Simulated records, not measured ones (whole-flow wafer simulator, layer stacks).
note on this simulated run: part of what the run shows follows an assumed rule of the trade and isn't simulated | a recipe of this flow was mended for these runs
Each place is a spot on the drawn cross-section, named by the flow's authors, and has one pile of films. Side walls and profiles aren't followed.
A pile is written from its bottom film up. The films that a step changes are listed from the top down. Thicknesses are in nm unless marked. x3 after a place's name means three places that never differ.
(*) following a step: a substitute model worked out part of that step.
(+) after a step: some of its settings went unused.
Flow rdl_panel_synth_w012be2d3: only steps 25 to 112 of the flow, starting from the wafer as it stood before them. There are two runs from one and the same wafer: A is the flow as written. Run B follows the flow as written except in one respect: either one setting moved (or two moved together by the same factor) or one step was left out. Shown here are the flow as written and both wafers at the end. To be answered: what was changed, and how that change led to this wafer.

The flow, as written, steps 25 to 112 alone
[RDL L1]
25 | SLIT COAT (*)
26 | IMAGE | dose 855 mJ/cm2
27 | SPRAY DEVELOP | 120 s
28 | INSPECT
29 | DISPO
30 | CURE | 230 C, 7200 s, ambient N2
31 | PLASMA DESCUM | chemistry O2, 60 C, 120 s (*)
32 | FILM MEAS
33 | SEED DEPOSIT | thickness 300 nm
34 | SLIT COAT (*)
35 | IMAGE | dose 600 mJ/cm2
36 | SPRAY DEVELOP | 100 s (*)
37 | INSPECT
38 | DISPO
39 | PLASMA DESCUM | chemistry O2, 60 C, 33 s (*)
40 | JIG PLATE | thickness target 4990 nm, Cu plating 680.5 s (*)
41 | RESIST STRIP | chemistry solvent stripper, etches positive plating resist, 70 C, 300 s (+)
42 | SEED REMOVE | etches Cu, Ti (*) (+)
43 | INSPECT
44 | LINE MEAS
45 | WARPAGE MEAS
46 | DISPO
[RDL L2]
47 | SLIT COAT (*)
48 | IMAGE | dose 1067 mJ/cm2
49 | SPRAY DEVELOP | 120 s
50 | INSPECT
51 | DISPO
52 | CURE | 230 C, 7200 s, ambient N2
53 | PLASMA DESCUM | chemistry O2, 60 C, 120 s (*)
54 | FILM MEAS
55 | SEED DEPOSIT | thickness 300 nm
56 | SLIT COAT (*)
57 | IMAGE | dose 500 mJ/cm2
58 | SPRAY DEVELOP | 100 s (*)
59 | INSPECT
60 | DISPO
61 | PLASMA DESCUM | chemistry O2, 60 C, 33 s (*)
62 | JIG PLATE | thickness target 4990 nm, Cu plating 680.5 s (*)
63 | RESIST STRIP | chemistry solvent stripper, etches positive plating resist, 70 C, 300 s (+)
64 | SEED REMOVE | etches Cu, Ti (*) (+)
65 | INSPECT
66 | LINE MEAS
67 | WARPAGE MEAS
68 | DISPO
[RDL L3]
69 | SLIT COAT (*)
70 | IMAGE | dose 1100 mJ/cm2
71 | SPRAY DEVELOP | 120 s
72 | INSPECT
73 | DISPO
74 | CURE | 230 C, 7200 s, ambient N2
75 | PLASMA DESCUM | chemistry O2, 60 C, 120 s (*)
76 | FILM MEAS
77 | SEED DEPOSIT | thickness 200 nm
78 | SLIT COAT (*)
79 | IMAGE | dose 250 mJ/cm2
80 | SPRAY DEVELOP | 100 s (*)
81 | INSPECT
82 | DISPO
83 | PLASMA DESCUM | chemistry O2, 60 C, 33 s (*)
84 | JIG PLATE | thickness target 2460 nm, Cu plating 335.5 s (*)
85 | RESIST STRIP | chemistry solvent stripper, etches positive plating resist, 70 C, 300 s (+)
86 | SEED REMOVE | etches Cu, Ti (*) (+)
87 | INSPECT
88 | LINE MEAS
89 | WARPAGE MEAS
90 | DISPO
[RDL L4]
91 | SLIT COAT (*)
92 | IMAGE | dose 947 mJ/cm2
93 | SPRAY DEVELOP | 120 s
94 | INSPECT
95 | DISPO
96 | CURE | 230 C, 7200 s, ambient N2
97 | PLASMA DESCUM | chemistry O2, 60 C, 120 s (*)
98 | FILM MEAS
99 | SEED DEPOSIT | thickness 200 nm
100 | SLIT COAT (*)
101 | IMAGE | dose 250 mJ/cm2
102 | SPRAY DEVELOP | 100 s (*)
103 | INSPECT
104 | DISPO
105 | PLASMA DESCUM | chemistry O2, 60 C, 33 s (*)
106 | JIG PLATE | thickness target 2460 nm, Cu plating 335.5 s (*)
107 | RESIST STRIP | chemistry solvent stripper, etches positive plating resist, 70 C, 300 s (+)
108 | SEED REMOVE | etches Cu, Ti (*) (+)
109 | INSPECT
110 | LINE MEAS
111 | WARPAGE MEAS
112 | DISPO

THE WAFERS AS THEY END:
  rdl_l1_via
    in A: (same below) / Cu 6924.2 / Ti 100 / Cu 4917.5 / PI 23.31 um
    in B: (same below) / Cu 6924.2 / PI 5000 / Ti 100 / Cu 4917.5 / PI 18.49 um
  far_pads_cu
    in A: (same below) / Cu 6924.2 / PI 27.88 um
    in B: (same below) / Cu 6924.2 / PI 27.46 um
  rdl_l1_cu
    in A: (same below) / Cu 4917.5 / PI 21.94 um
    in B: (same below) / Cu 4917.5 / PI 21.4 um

What caused this: step 27, SPRAY DEVELOP: 120 s, was not run.

The path from the change to this, step by step:
  34 | SLIT COAT (*)
      rdl_l1_land: A +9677 ILINE-POS-THICK-GRADE-A (new film) | B +10.68 um ILINE-POS-THICK-GRADE-A (new film)
      far_pads_cu: A +10.3 um ILINE-POS-THICK-GRADE-A (new film) | B +10.7 um ILINE-POS-THICK-GRADE-A (new film)
      (also at 3 further places)
  36 | SPRAY DEVELOP | 100 s (*)
      rdl_l1_land: A -9677 ILINE-POS-THICK-GRADE-A (all of it) | B -10.68 um ILINE-POS-THICK-GRADE-A (all of it)
      rdl_l1_cu: A -12.38 um ILINE-POS-THICK-GRADE-A (all of it) | B -12.6 um ILINE-POS-THICK-GRADE-A (all of it)
      (also at 1 further place)
  41 | RESIST STRIP | chemistry solvent stripper, etches positive plating resist, 70 C, 300 s (+)
      far_pads_cu: A -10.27 um ILINE-POS-THICK-GRADE-A (all of it) | B -10.67 um ILINE-POS-THICK-GRADE-A (all of it)
      rdl_l1_space: A -12.36 um ILINE-POS-THICK-GRADE-A (all of it) | B -12.55 um ILINE-POS-THICK-GRADE-A (all of it)
  47 | SLIT COAT (*)
      far_pads_cu: A +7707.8 PI | B +6784.8 PI
      rdl_l1_cu: A +5962.6 PI (new film) | B +4824.9 PI (new film)
      (also at 3 further places)
  56 | SLIT COAT (*)
      far_pads_cu: A +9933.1 ILINE-POS-THICK-GRADE-A (new film) | B +10.14 um ILINE-POS-THICK-GRADE-A (new film)
      rdl_l1_cu: A +10.04 um ILINE-POS-THICK-GRADE-A (new film) | B +10.28 um ILINE-POS-THICK-GRADE-A (new film)
      (also at 3 further places)
  63 | RESIST STRIP | chemistry solvent stripper, etches positive plating resist, 70 C, 300 s (+)
      far_pads_cu: A -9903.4 ILINE-POS-THICK-GRADE-A (all of it) | B -10.11 um ILINE-POS-THICK-GRADE-A (all of it)
      rdl_l1_cu: A -10.01 um ILINE-POS-THICK-GRADE-A (all of it) | B -10.25 um ILINE-POS-THICK-GRADE-A (all of it)
      (also at 3 further places)
  69 | SLIT COAT (*)
      far_pads_cu: A +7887 PI | B +8072.1 PI
      rdl_l1_cu: A +7912.4 PI | B +8104.4 PI
      (also at 3 further places)
  78 | SLIT COAT (*)
      rdl_l1_via: A +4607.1 ILINE-POS-THICK-GRADE-A (new film) | B +4105.5 ILINE-POS-THICK-GRADE-A (new film)
  85 | RESIST STRIP | chemistry solvent stripper, etches positive plating resist, 70 C, 300 s (+)
      rdl_l1_via: A -4577.4 ILINE-POS-THICK-GRADE-A (all of it) | B -4075.8 ILINE-POS-THICK-GRADE-A (all of it)
  91 | SLIT COAT (*)
      far_pads_cu: A +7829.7 PI | B +8153.6 PI
      rdl_l1_cu: A +8062.8 PI | B +8470.1 PI
      (also at 3 further places)
  100 | SLIT COAT (*)
      rdl_l1_space: A +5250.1 ILINE-POS-THICK-GRADE-A (new film) | B +5136.8 ILINE-POS-THICK-GRADE-A (new film)
      rdl_l1_land: A +4744.6 ILINE-POS-THICK-GRADE-A (new film) | B +4641.4 ILINE-POS-THICK-GRADE-A (new film)
      (also at 1 further place)
  107 | RESIST STRIP | chemistry solvent stripper, etches positive plating resist, 70 C, 300 s (+)
      rdl_l1_space: A -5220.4 ILINE-POS-THICK-GRADE-A (all of it) | B -5107.1 ILINE-POS-THICK-GRADE-A (all of it)
      rdl_l1_land: A -4714.9 ILINE-POS-THICK-GRADE-A (all of it) | B -4611.7 ILINE-POS-THICK-GRADE-A (all of it)
      (also at 1 further place)
With metal films that touch counted as one body, rdl_l1_via has 2 bodies (between them, from the top down: PI 5000); the flow as written gives 1 body.
